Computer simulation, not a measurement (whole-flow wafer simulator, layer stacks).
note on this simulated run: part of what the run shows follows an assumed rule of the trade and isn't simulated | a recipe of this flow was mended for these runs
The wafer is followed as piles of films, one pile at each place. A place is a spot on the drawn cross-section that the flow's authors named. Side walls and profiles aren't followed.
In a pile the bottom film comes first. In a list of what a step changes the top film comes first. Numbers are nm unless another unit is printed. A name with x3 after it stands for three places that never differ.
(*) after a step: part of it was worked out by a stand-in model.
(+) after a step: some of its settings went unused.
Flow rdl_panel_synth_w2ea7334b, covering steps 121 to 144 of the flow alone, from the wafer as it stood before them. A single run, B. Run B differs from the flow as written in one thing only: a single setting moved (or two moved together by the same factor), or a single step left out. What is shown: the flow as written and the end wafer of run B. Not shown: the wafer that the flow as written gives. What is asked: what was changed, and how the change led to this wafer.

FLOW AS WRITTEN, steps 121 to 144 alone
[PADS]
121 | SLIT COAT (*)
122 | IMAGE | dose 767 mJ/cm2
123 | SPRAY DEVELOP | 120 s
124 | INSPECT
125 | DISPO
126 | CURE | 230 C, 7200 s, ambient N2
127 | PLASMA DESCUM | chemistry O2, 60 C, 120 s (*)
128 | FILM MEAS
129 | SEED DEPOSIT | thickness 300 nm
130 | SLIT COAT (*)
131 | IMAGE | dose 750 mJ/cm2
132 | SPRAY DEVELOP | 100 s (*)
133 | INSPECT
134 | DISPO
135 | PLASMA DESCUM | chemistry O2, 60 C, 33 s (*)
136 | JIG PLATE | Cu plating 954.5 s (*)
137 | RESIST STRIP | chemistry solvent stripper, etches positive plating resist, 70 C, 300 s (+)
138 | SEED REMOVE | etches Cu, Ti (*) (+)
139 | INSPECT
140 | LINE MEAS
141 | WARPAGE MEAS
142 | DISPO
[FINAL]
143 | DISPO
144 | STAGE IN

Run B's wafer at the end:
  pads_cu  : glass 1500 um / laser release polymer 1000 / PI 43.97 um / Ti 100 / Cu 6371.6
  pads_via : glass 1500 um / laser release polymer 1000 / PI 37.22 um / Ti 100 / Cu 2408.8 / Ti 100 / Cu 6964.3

The reason: step 136, JIG PLATE: Cu plating 878.1 s was run, while the flow as written has Cu plating 954.5 s.

The path from the change to this, step by step:
  136 | JIG PLATE | Cu plating 954.5 s (*)
      pads_cu, pads_land: +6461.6 Cu (as written it would have been: +7023.8 Cu)
      pads_via: +7054.3 Cu (as written it would have been: +8307.4 Cu)
